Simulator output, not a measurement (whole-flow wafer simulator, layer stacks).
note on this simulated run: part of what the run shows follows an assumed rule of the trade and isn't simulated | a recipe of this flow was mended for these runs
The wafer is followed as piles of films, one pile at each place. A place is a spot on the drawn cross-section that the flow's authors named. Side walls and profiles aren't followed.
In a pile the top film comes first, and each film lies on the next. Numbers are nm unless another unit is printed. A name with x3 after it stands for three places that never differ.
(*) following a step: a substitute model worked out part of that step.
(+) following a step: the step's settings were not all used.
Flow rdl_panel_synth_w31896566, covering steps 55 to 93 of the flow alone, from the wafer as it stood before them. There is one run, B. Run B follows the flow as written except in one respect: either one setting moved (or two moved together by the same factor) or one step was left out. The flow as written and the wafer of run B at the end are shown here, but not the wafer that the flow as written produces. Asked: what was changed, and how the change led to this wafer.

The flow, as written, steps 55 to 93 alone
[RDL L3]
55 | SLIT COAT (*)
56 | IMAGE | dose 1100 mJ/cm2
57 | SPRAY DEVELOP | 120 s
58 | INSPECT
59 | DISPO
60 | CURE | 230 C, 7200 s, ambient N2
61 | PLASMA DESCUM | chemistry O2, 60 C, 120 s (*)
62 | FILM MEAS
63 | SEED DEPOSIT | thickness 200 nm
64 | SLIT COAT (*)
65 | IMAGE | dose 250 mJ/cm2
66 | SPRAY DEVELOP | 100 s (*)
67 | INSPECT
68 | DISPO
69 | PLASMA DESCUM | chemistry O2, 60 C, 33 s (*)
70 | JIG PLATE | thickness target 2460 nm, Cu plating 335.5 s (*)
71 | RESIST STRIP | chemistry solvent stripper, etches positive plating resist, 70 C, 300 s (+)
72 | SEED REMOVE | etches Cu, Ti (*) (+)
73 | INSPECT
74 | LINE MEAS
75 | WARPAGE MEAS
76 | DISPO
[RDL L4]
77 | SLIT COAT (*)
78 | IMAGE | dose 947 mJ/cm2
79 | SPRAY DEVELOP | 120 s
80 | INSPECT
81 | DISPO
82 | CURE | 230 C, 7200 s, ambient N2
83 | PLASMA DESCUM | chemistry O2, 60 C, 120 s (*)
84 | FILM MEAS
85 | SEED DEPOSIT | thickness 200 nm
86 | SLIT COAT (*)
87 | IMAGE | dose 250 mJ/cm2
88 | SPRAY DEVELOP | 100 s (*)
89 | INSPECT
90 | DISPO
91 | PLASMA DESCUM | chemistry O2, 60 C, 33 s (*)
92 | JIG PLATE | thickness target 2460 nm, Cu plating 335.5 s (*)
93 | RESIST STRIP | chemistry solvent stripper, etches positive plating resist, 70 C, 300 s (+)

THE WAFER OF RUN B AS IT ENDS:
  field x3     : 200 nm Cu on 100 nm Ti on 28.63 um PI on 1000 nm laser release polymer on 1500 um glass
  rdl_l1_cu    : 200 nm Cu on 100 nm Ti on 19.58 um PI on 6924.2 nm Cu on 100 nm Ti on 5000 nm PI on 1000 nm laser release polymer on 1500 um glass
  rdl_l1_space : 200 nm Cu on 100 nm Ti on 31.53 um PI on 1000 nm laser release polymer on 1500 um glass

What caused this: step 70, JIG PLATE: Cu plating 239.2 s was run, though the flow has Cu plating 335.5 s.

Step by step, how the change led to this:
  70 | JIG PLATE | thickness target 2460 nm, Cu plating 335.5 s (*)
      rdl_l3_cu, rdl_l3_land, rdl_l3_via, rdl_l4_land, rdl_l4_via: +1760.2 Cu (as written it would have been: +2468.8 Cu)
  77 | SLIT COAT (*)
      field x3, pads_land x2: +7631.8 PI (as written it would have been: +8112.6 PI)
      rdl_l1_cu: +7500.9 PI (as written it would have been: +7979.2 PI)
      (also at 13 further places)
  86 | SLIT COAT (*)
      rdl_l3_land: +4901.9 ILINE-POS-THICK-GRADE-A (new film) (as written it would have been: +4693.2 ILINE-POS-THICK-GRADE-A (new film))
      rdl_l3_via: +4906.3 ILINE-POS-THICK-GRADE-A (new film) (as written it would have been: +4627.8 ILINE-POS-THICK-GRADE-A (new film))
  93 | RESIST STRIP | chemistry solvent stripper, etches positive plating resist, 70 C, 300 s (+)
      rdl_l3_land: -4872.2 ILINE-POS-THICK-GRADE-A (all of it) (as written it would have been: -4663.5 ILINE-POS-THICK-GRADE-A (all of it))
      rdl_l3_via: -4876.6 ILINE-POS-THICK-GRADE-A (all of it) (as written it would have been: -4598.1 ILINE-POS-THICK-GRADE-A (all of it))
